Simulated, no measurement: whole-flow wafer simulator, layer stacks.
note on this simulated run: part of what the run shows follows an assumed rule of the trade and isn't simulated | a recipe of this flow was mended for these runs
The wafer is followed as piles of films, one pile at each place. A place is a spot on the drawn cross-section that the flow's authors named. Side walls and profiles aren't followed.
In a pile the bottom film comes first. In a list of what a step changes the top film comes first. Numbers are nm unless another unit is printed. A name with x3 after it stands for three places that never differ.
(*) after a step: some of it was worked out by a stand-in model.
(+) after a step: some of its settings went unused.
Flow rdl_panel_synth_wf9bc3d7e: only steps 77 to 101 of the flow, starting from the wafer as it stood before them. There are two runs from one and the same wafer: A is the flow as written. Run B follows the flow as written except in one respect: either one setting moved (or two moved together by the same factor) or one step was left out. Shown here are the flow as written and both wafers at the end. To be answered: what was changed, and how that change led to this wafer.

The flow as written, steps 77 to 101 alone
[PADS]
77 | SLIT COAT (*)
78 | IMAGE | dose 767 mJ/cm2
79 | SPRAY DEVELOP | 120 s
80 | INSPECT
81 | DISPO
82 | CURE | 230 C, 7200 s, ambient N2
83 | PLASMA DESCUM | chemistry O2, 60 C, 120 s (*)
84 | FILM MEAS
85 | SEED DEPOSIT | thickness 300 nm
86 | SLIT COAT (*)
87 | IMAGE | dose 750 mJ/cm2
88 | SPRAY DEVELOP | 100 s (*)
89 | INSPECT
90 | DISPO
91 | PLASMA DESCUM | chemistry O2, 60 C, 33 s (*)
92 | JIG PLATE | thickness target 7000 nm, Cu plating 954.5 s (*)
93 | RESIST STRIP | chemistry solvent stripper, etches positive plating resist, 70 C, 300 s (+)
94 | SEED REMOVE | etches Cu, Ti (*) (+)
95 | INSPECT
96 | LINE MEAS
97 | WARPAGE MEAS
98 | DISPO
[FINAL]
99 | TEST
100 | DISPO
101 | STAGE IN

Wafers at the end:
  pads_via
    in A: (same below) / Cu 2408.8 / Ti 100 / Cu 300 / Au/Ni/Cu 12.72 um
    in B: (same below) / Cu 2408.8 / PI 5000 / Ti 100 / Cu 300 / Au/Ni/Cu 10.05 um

What caused this: step 79, SPRAY DEVELOP: 120 s, was not run.

Step by step, how the change led to this:
  86 | SLIT COAT (*)
      pads_cu: A +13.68 um ILINE-POS-THICK-GRADE-A (new film) | B +15.14 um ILINE-POS-THICK-GRADE-A (new film)
      pads_space: A +14.2 um ILINE-POS-THICK-GRADE-A (new film) | B +15.4 um ILINE-POS-THICK-GRADE-A (new film)
      (also at 2 further places)
  88 | SPRAY DEVELOP | 100 s (*)
      pads_cu: A -13.68 um ILINE-POS-THICK-GRADE-A (all of it) | B -15.14 um ILINE-POS-THICK-GRADE-A (all of it)
      pads_land: A -13.11 um ILINE-POS-THICK-GRADE-A (all of it) | B -14.77 um ILINE-POS-THICK-GRADE-A (all of it)
      (also at 1 further place)
  92 | JIG PLATE | thickness target 7000 nm, Cu plating 954.5 s (*)
      pads_via: A +12.72 um Au/Ni/Cu (new film) | B +10.05 um Au/Ni/Cu (new film)
  93 | RESIST STRIP | chemistry solvent stripper, etches positive plating resist, 70 C, 300 s (+)
      pads_space: A -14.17 um ILINE-POS-THICK-GRADE-A (all of it) | B -15.37 um ILINE-POS-THICK-GRADE-A (all of it)
Taking metal films that touch as one body, pads_via has 2 bodies (between them, from the top down: PI 5000); the flow as written gives 1 body.
